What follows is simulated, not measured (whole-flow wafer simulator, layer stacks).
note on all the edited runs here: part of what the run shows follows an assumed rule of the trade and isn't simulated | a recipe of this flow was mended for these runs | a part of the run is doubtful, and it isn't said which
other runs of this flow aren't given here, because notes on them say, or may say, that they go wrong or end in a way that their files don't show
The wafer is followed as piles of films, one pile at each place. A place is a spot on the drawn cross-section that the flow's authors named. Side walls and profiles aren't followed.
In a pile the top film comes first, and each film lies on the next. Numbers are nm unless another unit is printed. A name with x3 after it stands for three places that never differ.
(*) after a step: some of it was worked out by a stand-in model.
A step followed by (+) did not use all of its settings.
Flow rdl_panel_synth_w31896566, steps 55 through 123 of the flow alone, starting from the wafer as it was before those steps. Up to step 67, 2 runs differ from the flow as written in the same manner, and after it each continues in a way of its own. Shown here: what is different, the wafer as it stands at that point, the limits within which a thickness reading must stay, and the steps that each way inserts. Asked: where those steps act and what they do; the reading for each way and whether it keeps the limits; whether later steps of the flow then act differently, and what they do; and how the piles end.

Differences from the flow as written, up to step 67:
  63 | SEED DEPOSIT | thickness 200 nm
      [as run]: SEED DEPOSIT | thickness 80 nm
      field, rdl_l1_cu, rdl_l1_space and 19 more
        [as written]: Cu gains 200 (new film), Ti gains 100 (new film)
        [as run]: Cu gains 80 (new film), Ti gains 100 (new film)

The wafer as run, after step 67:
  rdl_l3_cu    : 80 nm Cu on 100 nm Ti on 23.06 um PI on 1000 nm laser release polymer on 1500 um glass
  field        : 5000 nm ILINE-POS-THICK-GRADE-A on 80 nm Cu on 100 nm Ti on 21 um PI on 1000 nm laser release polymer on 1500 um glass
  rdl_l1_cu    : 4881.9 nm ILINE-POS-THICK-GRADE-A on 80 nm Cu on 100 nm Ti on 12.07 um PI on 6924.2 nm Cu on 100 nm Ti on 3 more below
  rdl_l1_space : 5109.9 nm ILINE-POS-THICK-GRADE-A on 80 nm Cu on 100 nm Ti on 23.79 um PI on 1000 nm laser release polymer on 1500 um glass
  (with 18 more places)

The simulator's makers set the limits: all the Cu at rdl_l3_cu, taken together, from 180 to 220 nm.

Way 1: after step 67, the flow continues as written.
  After step 67, the reading is 80 nm, outside the limits.
  Steps later in the flow that act otherwise than as written (not shown: 3 more steps that differ only slightly, by at most 2% or 0.5 nm, whichever is larger):
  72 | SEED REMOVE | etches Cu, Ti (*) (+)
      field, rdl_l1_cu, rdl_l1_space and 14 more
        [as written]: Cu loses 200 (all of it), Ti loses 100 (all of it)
        [this way]: Cu loses 80 (all of it), Ti loses 100 (all of it)
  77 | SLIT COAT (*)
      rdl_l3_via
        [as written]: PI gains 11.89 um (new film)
        [this way]: PI gains 11.88 um (new film)
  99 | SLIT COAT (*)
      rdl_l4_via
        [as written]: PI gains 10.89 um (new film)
        [this way]: PI gains 10.9 um (new film)
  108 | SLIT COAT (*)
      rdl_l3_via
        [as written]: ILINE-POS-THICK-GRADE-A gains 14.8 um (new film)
        [this way]: ILINE-POS-THICK-GRADE-A gains 14.81 um (new film)
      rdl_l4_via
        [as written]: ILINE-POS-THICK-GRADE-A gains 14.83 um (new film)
        [this way]: ILINE-POS-THICK-GRADE-A gains 14.84 um (new film)
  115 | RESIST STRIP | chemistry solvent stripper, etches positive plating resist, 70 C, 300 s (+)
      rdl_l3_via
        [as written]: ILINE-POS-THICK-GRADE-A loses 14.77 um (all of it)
        [this way]: ILINE-POS-THICK-GRADE-A loses 14.78 um (all of it)
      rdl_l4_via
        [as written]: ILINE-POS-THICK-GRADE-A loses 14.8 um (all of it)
        [this way]: ILINE-POS-THICK-GRADE-A loses 14.81 um (all of it)
  By the end, the piles at rdl_l3_cu, rdl_l3_land, rdl_l3_via, rdl_l4_land, rdl_l4_via depart from the flow's by more than 2% or 0.5 nm, whichever is larger.
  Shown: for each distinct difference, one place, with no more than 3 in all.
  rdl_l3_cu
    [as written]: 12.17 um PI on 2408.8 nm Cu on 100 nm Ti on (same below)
    [this way]: 12.19 um PI on 2288.8 nm Cu on 100 nm Ti on (same below)
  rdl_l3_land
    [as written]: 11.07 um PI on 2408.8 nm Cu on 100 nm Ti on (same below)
    [this way]: 11.08 um PI on 2288.8 nm Cu on 100 nm Ti on (same below)
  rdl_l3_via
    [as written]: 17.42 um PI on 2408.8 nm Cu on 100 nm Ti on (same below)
    [this way]: 17.43 um PI on 2288.8 nm Cu on 100 nm Ti on (same below)

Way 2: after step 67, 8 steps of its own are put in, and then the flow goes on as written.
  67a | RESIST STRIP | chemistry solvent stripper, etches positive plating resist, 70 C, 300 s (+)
      field, rdl_l4_cu, rdl_l4_space, pads_cu, pads_space, pads_land, pads_via
        ILINE-POS-THICK-GRADE-A loses 5000 (all of it)
      rdl_l1_cu
        ILINE-POS-THICK-GRADE-A loses 4881.9 (all of it)
      rdl_l1_space
        ILINE-POS-THICK-GRADE-A loses 5109.9 (all of it)
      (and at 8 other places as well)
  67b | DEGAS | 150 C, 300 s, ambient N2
      does not change any film at any place that is followed
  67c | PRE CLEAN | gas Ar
      does not change any film at any place that is followed
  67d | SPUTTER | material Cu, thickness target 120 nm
      field, rdl_l1_cu, rdl_l1_space and 19 more
        Cu gains 120
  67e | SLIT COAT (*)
      field, rdl_l4_cu, rdl_l4_space and 6 more
        ILINE-POS-THICK-GRADE-A gains 5000 (new film)
      rdl_l3_cu, rdl_l3_space
        ILINE-POS-THICK-GRADE-A gains 4624.3 (new film)
      rdl_l1_cu
        ILINE-POS-THICK-GRADE-A gains 4881.9 (new film)
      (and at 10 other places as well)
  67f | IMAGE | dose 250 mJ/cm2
      does not change any film at any place that is followed
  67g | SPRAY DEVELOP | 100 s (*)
      rdl_l4_land, rdl_l4_via
        ILINE-POS-THICK-GRADE-A loses 5000 (all of it)
      rdl_l3_cu
        ILINE-POS-THICK-GRADE-A loses 4624.3 (all of it)
      rdl_l3_land
        ILINE-POS-THICK-GRADE-A loses 2880.1 (all of it)
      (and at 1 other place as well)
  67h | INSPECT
      does not change any film at any place that is followed
  After step 67h, the reading is 200 nm, within the limits.
  Later steps of the flow that are run all act as written at every place that is followed.
  At every place that both follow, the piles at the end match the flow's.

The limits are kept by: way 2. They are not kept by: way 1.
